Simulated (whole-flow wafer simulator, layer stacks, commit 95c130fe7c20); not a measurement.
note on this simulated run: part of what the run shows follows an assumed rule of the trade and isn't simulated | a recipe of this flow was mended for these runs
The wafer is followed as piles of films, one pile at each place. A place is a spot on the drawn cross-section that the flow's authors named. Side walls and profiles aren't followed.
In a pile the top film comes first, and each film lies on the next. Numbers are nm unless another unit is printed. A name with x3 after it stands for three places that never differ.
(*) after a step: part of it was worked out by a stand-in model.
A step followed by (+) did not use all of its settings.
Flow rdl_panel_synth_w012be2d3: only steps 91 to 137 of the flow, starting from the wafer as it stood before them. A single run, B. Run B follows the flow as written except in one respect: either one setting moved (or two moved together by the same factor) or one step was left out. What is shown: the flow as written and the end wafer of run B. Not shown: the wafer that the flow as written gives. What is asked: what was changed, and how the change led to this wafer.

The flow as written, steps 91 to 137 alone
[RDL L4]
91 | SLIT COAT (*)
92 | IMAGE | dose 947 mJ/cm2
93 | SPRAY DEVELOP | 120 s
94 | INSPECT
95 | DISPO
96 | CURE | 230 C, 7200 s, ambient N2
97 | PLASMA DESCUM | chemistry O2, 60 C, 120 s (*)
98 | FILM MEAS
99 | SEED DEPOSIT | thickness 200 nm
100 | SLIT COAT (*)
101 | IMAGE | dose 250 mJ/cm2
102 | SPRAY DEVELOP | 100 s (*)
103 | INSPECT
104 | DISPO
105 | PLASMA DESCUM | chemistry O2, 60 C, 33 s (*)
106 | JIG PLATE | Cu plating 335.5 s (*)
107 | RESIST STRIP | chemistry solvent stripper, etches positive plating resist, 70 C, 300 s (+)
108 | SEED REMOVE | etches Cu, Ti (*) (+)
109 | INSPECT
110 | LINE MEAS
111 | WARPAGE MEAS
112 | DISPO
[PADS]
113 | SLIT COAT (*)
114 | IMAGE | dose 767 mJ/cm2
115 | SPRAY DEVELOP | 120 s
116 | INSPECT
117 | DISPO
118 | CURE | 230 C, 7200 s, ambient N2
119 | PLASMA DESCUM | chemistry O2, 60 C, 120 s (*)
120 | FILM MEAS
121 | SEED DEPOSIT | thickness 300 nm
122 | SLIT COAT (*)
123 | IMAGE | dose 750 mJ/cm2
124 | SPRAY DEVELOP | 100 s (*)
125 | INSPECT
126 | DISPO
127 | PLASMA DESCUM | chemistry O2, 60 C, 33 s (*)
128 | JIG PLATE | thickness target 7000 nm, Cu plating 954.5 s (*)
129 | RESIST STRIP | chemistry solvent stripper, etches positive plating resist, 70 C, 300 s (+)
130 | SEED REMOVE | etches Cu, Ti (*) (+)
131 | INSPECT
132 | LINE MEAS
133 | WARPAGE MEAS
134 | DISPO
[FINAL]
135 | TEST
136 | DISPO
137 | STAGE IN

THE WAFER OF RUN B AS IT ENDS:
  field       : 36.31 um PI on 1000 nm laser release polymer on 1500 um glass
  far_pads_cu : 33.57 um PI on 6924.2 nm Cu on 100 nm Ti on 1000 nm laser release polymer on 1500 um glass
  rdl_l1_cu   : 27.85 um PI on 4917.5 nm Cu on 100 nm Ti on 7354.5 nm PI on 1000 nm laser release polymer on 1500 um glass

Cause: step 106, JIG PLATE: Cu plating 281.8 s was run, while the flow as written has Cu plating 335.5 s.

Step by step, how the change led to this:
  106 | JIG PLATE | Cu plating 335.5 s (*)
      rdl_l4_cu, rdl_l4_land, rdl_l4_via, pads_land, pads_via: +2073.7 Cu (as written it would have been: +2468.8 Cu)
  113 | SLIT COAT (*)
      field: +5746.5 PI (as written it would have been: +5893.8 PI)
      far_pads_cu: +5697.2 PI (as written it would have been: +5844.2 PI)
      (as well as at 20 more places)
  122 | SLIT COAT (*)
      rdl_l4_cu: +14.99 um ILINE-POS-THICK-GRADE-A (new film) (as written it would have been: +15.12 um ILINE-POS-THICK-GRADE-A (new film))
      rdl_l4_space: +15 um ILINE-POS-THICK-GRADE-A (new film) (as written it would have been: +15.12 um ILINE-POS-THICK-GRADE-A (new film))
      (as well as at 6 more places)
  124 | SPRAY DEVELOP | 100 s (*)
      pads_cu: -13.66 um ILINE-POS-THICK-GRADE-A (all of it) (as written it would have been: -13.68 um ILINE-POS-THICK-GRADE-A (all of it))
      pads_land: -13.14 um ILINE-POS-THICK-GRADE-A (all of it) (as written it would have been: -13.11 um ILINE-POS-THICK-GRADE-A (all of it))
      (as well as at 1 more place)
  129 | RESIST STRIP | chemistry solvent stripper, etches positive plating resist, 70 C, 300 s (+)
      rdl_l4_cu: -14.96 um ILINE-POS-THICK-GRADE-A (all of it) (as written it would have been: -15.09 um ILINE-POS-THICK-GRADE-A (all of it))
      rdl_l4_space: -14.98 um ILINE-POS-THICK-GRADE-A (all of it) (as written it would have been: -15.09 um ILINE-POS-THICK-GRADE-A (all of it))
      (as well as at 3 more places)
